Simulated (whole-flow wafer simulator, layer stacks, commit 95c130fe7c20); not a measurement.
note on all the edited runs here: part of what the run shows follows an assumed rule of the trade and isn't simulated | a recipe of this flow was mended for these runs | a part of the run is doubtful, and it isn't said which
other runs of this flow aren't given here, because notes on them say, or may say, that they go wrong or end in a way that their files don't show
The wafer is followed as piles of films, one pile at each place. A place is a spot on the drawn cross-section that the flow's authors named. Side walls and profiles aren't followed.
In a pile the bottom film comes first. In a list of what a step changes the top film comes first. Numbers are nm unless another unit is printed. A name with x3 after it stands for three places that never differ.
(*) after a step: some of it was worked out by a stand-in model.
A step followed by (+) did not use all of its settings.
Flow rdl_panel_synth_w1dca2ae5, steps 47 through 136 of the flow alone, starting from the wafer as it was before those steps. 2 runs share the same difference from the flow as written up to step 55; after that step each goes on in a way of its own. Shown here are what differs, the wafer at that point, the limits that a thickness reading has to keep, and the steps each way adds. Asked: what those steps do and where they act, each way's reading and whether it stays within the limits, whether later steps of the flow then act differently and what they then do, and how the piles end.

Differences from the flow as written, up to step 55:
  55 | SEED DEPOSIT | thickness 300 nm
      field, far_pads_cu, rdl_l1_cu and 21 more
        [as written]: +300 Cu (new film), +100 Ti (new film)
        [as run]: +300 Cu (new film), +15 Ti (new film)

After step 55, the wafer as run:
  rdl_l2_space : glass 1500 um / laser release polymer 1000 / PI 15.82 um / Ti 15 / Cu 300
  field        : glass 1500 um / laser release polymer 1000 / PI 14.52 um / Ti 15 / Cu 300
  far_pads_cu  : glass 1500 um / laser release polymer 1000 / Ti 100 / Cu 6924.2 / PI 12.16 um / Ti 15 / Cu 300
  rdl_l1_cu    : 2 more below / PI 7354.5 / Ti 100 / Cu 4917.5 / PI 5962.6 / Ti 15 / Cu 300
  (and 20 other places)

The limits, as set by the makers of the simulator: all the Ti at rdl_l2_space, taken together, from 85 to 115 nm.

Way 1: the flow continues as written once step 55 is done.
  After step 55, the reading is 15 nm, outside the limits.
  Later steps of the flow acting differently than as written (6 more steps, not shown, differ only slightly: by at most 2% or 0.5 nm, whichever is larger):
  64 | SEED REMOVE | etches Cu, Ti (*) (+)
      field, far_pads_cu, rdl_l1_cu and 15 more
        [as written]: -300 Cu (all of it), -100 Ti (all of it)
        [this way]: -300 Cu (all of it), -15 Ti (all of it)
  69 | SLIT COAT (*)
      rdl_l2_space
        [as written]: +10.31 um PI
        [this way]: +10.25 um PI
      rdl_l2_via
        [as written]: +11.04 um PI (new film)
        [this way]: +11.03 um PI (new film)
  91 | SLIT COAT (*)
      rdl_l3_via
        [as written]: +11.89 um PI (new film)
        [this way]: +11.9 um PI (new film)
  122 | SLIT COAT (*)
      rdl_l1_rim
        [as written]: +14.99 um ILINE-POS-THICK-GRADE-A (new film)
        [this way]: +14.98 um ILINE-POS-THICK-GRADE-A (new film)
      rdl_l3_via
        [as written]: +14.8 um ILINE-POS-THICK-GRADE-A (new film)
        [this way]: +14.81 um ILINE-POS-THICK-GRADE-A (new film)
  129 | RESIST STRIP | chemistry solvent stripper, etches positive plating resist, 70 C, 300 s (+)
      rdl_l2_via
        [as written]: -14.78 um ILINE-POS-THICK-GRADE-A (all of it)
        [this way]: -14.79 um ILINE-POS-THICK-GRADE-A (all of it)
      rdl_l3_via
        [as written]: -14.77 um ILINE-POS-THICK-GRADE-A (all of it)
        [this way]: -14.78 um ILINE-POS-THICK-GRADE-A (all of it)
  At rdl_l2_cu, rdl_l2_land, rdl_l2_via, rdl_l2_rim, rdl_l3_land, rdl_l3_via, the piles at the end differ from the flow's by more than 2% or 0.5 nm, whichever is larger.
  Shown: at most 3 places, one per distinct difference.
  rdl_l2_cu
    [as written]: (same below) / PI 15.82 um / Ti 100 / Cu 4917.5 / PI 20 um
    [this way]: (same below) / PI 15.82 um / Ti 15 / Cu 4917.5 / PI 20.02 um
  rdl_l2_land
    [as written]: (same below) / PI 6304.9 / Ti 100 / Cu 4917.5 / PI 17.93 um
    [this way]: (same below) / PI 6304.9 / Ti 15 / Cu 4917.5 / PI 17.94 um
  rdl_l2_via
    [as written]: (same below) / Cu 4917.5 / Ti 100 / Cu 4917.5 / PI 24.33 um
    [this way]: (same below) / Cu 4917.5 / Ti 15 / Cu 4917.5 / PI 24.34 um

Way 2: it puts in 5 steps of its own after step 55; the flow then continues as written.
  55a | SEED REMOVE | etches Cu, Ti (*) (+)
      field, far_pads_cu, rdl_l1_cu and 21 more
        -300 Cu (all of it), -15 Ti (all of it)
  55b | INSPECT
      does not change any film at any place that is followed
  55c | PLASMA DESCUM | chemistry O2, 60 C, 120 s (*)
      does not change any film at any place that is followed
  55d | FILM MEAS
      does not change any film at any place that is followed
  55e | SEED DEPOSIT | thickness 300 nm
      field, far_pads_cu, rdl_l1_cu and 21 more
        +300 Cu (new film), +100 Ti (new film)
  After step 55e, the reading is 100 nm, within the limits.
  Every later step of the flow that is run acts as written at every place that is followed.
  By the end, the piles equal the flow's at every place that both follow.

Inside the limits: way 2. Outside the limits: way 1.
